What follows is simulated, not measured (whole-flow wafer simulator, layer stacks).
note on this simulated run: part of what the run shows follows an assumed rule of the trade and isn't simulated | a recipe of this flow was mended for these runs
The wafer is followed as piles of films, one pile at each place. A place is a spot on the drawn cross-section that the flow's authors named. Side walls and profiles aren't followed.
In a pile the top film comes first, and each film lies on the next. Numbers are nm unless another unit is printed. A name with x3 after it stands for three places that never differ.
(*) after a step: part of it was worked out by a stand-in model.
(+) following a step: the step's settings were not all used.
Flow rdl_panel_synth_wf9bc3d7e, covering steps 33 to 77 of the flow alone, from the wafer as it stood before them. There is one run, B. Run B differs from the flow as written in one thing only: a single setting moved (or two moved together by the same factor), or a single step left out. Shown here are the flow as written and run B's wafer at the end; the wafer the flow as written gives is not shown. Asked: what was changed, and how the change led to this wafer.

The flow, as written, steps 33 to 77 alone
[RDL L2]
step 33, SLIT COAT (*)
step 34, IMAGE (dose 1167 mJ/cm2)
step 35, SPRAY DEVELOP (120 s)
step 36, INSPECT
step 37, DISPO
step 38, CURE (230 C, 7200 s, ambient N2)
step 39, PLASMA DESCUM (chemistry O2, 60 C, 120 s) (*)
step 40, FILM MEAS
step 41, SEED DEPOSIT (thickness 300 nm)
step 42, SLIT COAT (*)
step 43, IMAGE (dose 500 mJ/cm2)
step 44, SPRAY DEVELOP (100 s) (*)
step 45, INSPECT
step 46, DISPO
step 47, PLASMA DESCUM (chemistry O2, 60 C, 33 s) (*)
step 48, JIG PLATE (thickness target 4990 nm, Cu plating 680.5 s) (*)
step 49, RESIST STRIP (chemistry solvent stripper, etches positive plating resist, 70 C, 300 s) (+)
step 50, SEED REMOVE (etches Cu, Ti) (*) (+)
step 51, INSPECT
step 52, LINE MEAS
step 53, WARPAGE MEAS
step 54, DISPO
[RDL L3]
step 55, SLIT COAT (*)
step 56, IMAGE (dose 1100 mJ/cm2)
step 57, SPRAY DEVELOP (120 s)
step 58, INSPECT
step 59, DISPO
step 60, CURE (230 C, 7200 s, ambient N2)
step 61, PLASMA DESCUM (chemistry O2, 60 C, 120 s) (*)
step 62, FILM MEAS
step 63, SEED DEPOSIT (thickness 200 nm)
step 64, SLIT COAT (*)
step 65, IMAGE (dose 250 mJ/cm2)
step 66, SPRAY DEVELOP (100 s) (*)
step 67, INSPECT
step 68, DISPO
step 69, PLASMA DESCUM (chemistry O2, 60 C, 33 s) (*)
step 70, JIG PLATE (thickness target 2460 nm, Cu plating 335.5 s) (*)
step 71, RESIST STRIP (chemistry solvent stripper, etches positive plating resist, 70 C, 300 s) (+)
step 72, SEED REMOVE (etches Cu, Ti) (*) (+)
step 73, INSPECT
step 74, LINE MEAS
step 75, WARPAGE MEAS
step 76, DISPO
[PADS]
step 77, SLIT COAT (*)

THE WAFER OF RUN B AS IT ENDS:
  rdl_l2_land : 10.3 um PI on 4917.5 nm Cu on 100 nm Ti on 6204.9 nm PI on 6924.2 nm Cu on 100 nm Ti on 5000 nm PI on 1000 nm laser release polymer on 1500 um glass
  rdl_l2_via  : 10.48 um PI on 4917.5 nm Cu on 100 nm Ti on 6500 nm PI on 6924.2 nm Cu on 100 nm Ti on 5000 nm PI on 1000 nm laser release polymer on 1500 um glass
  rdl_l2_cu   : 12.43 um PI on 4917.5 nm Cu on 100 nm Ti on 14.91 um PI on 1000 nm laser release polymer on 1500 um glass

What caused this: step 35, SPRAY DEVELOP: 120 s, was not run.

The path from the change to this, step by step:
  step 42, SLIT COAT (*)
      rdl_l2_via: ILINE-POS-THICK-GRADE-A gains 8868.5 (new film) (in the flow as written it would be: ILINE-POS-THICK-GRADE-A gains 12.5 um (new film))
      rdl_l2_cu, rdl_l2_space: ILINE-POS-THICK-GRADE-A gains 10.93 um (new film) (in the flow as written it would be: ILINE-POS-THICK-GRADE-A gains 10.13 um (new film))
      (also at 2 further places)
  step 44, SPRAY DEVELOP (100 s) (*)
      rdl_l2_via: ILINE-POS-THICK-GRADE-A loses 8868.5 (all of it) (in the flow as written it would be: ILINE-POS-THICK-GRADE-A loses 12.5 um (all of it))
      rdl_l2_cu: ILINE-POS-THICK-GRADE-A loses 10.93 um (all of it) (in the flow as written it would be: ILINE-POS-THICK-GRADE-A loses 10.13 um (all of it))
      (also at 1 further place)
  step 49, RESIST STRIP (chemistry solvent stripper, etches positive plating resist, 70 C, 300 s) (+)
      rdl_l2_space: ILINE-POS-THICK-GRADE-A loses 10.9 um (all of it) (in the flow as written it would be: ILINE-POS-THICK-GRADE-A loses 10.1 um (all of it))
      rdl_l1_rim: ILINE-POS-THICK-GRADE-A loses 9357.3 (all of it) (in the flow as written it would be: ILINE-POS-THICK-GRADE-A loses 8208.7 (all of it))
  step 55, SLIT COAT (*)
      rdl_l2_via: PI gains 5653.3 (new film) (in the flow as written it would be: PI gains 10.74 um (new film))
      rdl_l2_cu: PI gains 6171.9 (new film) (in the flow as written it would be: PI gains 5919.4 (new film))
      (also at 3 further places)
  step 64, SLIT COAT (*)
      rdl_l2_cu: ILINE-POS-THICK-GRADE-A gains 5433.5 (new film) (in the flow as written it would be: ILINE-POS-THICK-GRADE-A gains 5291.3 (new film))
      rdl_l2_space: ILINE-POS-THICK-GRADE-A gains 5770.5 (new film) (in the flow as written it would be: ILINE-POS-THICK-GRADE-A gains 5624.6 (new film))
      (also at 3 further places)
  step 71, RESIST STRIP (chemistry solvent stripper, etches positive plating resist, 70 C, 300 s) (+)
      rdl_l2_cu: ILINE-POS-THICK-GRADE-A loses 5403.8 (all of it) (in the flow as written it would be: ILINE-POS-THICK-GRADE-A loses 5261.6 (all of it))
      rdl_l2_space: ILINE-POS-THICK-GRADE-A loses 5740.8 (all of it) (in the flow as written it would be: ILINE-POS-THICK-GRADE-A loses 5594.9 (all of it))
      (also at 3 further places)
  step 77, SLIT COAT (*)
      rdl_l2_cu: PI gains 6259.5 (in the flow as written it would be: PI gains 6131.9)
      rdl_l2_land: PI gains 5325.8 (in the flow as written it would be: PI gains 5066.5)
      (also at 1 further place)
Taking metal films that touch as one body, rdl_l2_via has 2 bodies (between them, from the top down: PI 6500); the flow as written gives 1 body.
